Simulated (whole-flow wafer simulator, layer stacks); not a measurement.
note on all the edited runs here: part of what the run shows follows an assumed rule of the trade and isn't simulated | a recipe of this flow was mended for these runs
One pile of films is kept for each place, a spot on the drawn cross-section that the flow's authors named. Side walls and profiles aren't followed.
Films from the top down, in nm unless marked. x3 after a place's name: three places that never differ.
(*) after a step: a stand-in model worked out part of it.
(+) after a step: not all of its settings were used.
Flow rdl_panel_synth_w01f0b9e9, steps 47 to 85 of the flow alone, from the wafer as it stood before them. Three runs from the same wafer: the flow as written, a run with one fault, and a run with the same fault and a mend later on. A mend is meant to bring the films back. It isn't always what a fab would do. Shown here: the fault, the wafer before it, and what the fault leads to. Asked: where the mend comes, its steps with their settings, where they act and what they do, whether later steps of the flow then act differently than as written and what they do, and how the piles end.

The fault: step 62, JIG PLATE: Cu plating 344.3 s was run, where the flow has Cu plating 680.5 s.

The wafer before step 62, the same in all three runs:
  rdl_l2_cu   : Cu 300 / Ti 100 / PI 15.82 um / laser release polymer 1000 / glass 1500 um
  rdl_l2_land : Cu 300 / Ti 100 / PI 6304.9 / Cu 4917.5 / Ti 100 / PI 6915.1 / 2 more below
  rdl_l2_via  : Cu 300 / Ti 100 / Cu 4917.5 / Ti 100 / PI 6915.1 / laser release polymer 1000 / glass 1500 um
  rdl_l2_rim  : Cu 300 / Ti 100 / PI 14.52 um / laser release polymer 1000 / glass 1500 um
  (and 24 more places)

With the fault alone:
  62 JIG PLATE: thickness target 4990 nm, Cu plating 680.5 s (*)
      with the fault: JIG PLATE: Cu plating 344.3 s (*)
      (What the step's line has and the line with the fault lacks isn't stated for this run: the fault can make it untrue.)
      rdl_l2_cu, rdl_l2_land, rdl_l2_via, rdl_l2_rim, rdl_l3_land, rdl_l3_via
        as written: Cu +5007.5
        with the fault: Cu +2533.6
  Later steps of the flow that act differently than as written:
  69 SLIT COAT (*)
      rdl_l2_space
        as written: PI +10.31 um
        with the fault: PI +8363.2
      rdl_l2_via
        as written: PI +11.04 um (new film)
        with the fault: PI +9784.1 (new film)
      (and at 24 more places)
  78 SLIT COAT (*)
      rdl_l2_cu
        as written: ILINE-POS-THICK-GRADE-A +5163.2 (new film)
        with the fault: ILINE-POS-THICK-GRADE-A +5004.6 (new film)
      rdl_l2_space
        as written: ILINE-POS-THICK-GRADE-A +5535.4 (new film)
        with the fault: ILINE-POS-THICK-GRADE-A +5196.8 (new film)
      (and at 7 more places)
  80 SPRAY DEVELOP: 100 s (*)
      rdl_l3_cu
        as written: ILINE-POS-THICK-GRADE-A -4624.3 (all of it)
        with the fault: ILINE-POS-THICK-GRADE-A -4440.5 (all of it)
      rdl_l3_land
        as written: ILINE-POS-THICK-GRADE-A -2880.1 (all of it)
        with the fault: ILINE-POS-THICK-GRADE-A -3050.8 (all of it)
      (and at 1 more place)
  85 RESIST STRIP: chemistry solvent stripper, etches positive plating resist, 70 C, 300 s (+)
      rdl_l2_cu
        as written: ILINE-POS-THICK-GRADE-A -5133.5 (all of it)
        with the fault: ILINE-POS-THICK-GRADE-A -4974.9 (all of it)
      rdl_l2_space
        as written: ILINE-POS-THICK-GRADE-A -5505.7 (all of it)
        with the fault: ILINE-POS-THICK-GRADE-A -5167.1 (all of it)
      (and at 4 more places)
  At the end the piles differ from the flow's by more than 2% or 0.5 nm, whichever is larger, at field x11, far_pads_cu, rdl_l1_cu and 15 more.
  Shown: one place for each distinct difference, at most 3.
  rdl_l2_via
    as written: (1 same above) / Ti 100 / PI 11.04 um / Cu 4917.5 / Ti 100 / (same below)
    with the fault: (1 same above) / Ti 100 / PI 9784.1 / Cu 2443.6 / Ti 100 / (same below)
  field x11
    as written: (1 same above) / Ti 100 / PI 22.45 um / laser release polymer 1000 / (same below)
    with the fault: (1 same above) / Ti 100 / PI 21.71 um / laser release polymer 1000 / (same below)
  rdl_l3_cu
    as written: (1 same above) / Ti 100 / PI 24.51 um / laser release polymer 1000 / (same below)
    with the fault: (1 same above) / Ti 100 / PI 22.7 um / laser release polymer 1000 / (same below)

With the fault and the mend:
  The mend comes after step 62.
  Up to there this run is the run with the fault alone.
  62a JIG PLATE: Cu plating 336.2 s (*) (the flow's step 62 once more, with other settings)
      rdl_l2_cu, rdl_l2_land, rdl_l2_via, rdl_l2_rim, rdl_l3_land, rdl_l3_via
        Cu +2474
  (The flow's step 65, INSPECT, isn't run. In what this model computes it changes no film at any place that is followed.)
  No later step of the flow acts differently than as written at any place that is followed.
  At the end the piles are the same as the flow's at every place that both follow.
